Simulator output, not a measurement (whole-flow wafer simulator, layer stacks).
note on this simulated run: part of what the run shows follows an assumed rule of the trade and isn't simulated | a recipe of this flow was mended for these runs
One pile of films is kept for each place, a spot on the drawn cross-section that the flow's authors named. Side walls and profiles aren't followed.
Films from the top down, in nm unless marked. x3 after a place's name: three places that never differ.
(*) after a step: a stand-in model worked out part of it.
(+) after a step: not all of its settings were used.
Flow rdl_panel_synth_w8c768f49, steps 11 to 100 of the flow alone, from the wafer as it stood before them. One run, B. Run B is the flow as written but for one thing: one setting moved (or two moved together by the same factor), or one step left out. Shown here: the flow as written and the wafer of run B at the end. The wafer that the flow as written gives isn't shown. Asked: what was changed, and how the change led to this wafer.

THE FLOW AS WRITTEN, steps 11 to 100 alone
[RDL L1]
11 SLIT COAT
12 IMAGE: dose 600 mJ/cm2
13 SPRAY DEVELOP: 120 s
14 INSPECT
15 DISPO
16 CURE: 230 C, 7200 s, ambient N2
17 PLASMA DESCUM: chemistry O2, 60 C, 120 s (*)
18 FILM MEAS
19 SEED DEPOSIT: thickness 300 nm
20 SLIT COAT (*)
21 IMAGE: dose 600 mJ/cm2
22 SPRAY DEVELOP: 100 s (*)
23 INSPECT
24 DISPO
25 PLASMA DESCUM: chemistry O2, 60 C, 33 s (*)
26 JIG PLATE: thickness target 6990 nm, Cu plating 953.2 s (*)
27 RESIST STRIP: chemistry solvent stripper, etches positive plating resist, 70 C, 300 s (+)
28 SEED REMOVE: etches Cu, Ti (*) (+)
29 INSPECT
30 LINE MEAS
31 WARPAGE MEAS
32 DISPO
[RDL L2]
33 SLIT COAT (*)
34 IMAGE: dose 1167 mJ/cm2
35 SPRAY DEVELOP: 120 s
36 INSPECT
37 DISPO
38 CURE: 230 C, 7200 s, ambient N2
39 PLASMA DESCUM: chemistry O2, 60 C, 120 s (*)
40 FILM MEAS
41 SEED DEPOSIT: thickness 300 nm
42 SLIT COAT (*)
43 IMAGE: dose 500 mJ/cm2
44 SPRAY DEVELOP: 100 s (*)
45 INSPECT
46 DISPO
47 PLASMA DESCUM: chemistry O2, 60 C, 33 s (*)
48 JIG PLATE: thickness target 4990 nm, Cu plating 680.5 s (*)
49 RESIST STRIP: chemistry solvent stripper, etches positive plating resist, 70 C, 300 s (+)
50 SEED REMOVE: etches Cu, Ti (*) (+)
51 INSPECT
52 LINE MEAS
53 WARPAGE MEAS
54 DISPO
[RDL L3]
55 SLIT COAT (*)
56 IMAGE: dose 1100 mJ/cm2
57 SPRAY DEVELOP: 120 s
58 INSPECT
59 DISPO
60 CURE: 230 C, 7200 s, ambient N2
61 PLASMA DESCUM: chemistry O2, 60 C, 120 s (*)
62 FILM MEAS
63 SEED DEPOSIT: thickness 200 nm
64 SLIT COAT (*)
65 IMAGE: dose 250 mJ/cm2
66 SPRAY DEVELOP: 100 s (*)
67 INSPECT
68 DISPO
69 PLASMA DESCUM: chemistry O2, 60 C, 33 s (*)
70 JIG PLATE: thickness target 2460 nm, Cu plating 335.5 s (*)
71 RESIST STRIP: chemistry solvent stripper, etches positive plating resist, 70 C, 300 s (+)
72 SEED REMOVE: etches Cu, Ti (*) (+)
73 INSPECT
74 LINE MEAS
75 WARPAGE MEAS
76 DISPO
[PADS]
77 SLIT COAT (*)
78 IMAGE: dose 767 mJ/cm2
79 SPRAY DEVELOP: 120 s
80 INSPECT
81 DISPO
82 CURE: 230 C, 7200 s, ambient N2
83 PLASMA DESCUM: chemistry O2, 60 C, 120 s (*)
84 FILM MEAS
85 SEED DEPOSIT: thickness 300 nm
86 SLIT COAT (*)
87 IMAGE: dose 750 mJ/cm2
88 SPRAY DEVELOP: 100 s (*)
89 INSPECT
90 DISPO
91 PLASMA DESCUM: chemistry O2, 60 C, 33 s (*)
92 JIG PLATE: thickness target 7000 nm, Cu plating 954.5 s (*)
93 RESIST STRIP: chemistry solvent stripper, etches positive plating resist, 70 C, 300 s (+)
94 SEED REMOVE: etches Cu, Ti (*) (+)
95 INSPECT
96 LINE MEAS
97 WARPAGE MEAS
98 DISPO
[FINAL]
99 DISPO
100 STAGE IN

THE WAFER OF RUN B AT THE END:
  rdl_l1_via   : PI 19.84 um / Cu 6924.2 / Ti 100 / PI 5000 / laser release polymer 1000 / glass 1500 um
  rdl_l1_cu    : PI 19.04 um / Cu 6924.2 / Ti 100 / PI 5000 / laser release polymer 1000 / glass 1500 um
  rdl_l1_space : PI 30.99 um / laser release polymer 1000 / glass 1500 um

The cause: step 13, SPRAY DEVELOP: 120 s, was left out.

How the change led to this, step by step:
  20 SLIT COAT (*)
      rdl_l1_cu: ILINE-POS-THICK-GRADE-A +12 um (new film) (as written it would be: ILINE-POS-THICK-GRADE-A +10.42 um (new film))
      rdl_l1_space: ILINE-POS-THICK-GRADE-A +12 um (new film) (as written it would be: ILINE-POS-THICK-GRADE-A +10.94 um (new film))
      (and at 1 more place)
  22 SPRAY DEVELOP: 100 s (*)
      rdl_l1_cu: ILINE-POS-THICK-GRADE-A -12 um (all of it) (as written it would be: ILINE-POS-THICK-GRADE-A -10.42 um (all of it))
      rdl_l1_via: ILINE-POS-THICK-GRADE-A -12 um (all of it) (as written it would be: ILINE-POS-THICK-GRADE-A -13.83 um (all of it))
  27 RESIST STRIP: chemistry solvent stripper, etches positive plating resist, 70 C, 300 s (+)
      rdl_l1_space: ILINE-POS-THICK-GRADE-A -11.97 um (all of it) (as written it would be: ILINE-POS-THICK-GRADE-A -10.91 um (all of it))
  33 SLIT COAT (*)
      rdl_l1_cu: PI +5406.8 (new film) (as written it would be: PI +4815.5 (new film))
      rdl_l1_space: PI +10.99 um (as written it would be: PI +10.38 um)
      (and at 1 more place)
  42 SLIT COAT (*)
      rdl_l1_via: ILINE-POS-THICK-GRADE-A +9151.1 (new film) (as written it would be: ILINE-POS-THICK-GRADE-A +10.08 um (new film))
      rdl_l1_cu: ILINE-POS-THICK-GRADE-A +9750.6 (new film) (as written it would be: ILINE-POS-THICK-GRADE-A +9269.6 (new film))
      (and at 1 more place)
  49 RESIST STRIP: chemistry solvent stripper, etches positive plating resist, 70 C, 300 s (+)
      rdl_l1_via: ILINE-POS-THICK-GRADE-A -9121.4 (all of it) (as written it would be: ILINE-POS-THICK-GRADE-A -10.05 um (all of it))
      rdl_l1_cu: ILINE-POS-THICK-GRADE-A -9720.9 (all of it) (as written it would be: ILINE-POS-THICK-GRADE-A -9239.9 (all of it))
      (and at 1 more place)
  55 SLIT COAT (*)
      rdl_l1_cu: PI +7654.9 (as written it would be: PI +7258.6)
      rdl_l1_space: PI +8803.7 (as written it would be: PI +8409.5)
      (and at 1 more place)
  64 SLIT COAT (*)
      rdl_l1_cu: ILINE-POS-THICK-GRADE-A +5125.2 (new film) (as written it would be: ILINE-POS-THICK-GRADE-A +4881.9 (new film))
      rdl_l1_space: ILINE-POS-THICK-GRADE-A +5345.3 (new film) (as written it would be: ILINE-POS-THICK-GRADE-A +5109.9 (new film))
      (and at 1 more place)
  71 RESIST STRIP: chemistry solvent stripper, etches positive plating resist, 70 C, 300 s (+)
      rdl_l1_cu: ILINE-POS-THICK-GRADE-A -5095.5 (all of it) (as written it would be: ILINE-POS-THICK-GRADE-A -4852.2 (all of it))
      rdl_l1_space: ILINE-POS-THICK-GRADE-A -5315.6 (all of it) (as written it would be: ILINE-POS-THICK-GRADE-A -5080.2 (all of it))
      (and at 1 more place)
  77 SLIT COAT (*)
      rdl_l1_cu: PI +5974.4 (as written it would be: PI +5773.5)
      rdl_l1_space: PI +6191.3 (as written it would be: PI +5996.6)
      (and at 1 more place)
  86 SLIT COAT (*)
      rdl_l1_cu: ILINE-POS-THICK-GRADE-A +15.13 um (new film) (as written it would be: ILINE-POS-THICK-GRADE-A +14.96 um (new film))
      rdl_l1_space: ILINE-POS-THICK-GRADE-A +15.2 um (new film) (as written it would be: ILINE-POS-THICK-GRADE-A +15.05 um (new film))
      (and at 1 more place)
  93 RESIST STRIP: chemistry solvent stripper, etches positive plating resist, 70 C, 300 s (+)
      rdl_l1_cu: ILINE-POS-THICK-GRADE-A -15.1 um (all of it) (as written it would be: ILINE-POS-THICK-GRADE-A -14.93 um (all of it))
      rdl_l1_space: ILINE-POS-THICK-GRADE-A -15.17 um (all of it) (as written it would be: ILINE-POS-THICK-GRADE-A -15.02 um (all of it))
      (and at 1 more place)
